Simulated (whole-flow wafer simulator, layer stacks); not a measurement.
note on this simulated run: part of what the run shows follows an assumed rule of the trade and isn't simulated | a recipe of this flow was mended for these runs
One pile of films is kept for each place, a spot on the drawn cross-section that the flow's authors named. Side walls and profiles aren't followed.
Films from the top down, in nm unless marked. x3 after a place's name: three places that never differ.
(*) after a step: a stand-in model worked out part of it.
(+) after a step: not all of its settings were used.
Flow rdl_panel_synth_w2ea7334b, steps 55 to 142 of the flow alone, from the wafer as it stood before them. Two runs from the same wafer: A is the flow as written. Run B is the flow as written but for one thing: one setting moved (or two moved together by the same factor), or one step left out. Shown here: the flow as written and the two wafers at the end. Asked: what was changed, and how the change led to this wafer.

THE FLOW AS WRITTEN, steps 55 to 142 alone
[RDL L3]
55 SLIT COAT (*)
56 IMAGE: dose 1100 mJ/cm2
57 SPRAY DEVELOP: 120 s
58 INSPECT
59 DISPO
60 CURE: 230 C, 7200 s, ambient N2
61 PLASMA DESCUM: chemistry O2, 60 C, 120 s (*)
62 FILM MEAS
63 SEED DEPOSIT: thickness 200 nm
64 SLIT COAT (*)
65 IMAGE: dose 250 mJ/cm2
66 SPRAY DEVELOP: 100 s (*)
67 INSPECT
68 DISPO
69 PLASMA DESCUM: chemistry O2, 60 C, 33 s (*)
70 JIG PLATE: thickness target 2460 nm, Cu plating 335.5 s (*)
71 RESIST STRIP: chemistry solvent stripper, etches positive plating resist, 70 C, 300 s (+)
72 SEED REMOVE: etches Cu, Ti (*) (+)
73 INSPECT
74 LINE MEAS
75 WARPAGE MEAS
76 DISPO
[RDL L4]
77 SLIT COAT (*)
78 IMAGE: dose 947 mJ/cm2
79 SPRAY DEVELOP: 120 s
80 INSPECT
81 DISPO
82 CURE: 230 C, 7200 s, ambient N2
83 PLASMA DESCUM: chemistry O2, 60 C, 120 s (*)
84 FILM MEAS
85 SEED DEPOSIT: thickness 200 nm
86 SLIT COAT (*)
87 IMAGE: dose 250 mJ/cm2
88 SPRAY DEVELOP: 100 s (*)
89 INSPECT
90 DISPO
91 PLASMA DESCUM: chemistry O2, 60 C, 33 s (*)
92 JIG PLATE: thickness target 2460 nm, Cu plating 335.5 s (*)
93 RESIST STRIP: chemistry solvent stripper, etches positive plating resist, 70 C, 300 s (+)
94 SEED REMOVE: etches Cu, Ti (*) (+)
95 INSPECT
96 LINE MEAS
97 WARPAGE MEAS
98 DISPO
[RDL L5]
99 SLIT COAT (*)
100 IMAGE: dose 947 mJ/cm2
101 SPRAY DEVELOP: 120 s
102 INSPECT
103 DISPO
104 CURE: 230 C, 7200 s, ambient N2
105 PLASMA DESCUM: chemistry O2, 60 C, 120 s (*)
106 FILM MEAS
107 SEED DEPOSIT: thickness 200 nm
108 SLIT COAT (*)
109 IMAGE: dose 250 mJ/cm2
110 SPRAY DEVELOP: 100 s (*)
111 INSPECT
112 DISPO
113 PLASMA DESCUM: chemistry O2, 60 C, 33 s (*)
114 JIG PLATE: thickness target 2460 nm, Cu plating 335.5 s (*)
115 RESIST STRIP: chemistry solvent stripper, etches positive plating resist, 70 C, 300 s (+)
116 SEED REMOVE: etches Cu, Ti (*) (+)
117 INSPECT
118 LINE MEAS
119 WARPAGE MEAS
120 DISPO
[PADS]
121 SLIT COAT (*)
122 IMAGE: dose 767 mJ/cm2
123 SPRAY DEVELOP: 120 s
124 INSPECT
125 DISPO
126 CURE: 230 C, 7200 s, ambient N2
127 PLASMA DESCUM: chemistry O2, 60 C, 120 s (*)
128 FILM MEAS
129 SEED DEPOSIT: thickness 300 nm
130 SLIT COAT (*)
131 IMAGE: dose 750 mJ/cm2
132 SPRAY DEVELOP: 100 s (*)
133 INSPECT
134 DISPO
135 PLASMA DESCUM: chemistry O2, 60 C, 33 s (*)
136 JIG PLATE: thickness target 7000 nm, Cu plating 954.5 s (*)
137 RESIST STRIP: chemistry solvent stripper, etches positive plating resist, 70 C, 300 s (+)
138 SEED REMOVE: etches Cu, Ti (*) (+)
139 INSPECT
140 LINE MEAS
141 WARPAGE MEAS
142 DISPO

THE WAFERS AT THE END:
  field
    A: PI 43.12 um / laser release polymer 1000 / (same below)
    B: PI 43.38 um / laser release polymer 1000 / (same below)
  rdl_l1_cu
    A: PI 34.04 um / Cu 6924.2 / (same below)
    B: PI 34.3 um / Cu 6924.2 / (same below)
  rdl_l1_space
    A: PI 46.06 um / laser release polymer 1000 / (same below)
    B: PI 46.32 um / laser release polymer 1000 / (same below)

The cause: step 70, JIG PLATE: Cu plating 385.8 s was run, where the flow has Cu plating 335.5 s.

How the change led to this, step by step:
  70 JIG PLATE: thickness target 2460 nm, Cu plating 335.5 s (*)
      rdl_l3_cu, rdl_l3_land, rdl_l3_via, rdl_l4_land, rdl_l4_via: A Cu +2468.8 | B Cu +2839
  77 SLIT COAT (*)
      field, rdl_l5_cu, rdl_l5_space and 6 more: A PI +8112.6 | B PI +8371.4
      rdl_l1_cu: A PI +7979.2 | B PI +8236.6
      (and at 12 more places)
  99 SLIT COAT (*)
      rdl_l4_via: A PI +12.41 um (new film) | B PI +12.36 um (new film)
  130 SLIT COAT (*)
      rdl_l3_cu: A ILINE-POS-THICK-GRADE-A +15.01 um (new film) | B ILINE-POS-THICK-GRADE-A +15.02 um (new film)
      rdl_l2_rim: A ILINE-POS-THICK-GRADE-A +14.97 um (new film) | B ILINE-POS-THICK-GRADE-A +14.96 um (new film)
      (and at 2 more places)
  137 RESIST STRIP: chemistry solvent stripper, etches positive plating resist, 70 C, 300 s (+)
      rdl_l2_cu, rdl_l2_space: A ILINE-POS-THICK-GRADE-A -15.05 um (all of it) | B ILINE-POS-THICK-GRADE-A -15.04 um (all of it)
      rdl_l3_cu: A ILINE-POS-THICK-GRADE-A -14.98 um (all of it) | B ILINE-POS-THICK-GRADE-A -14.99 um (all of it)
      (and at 3 more places)
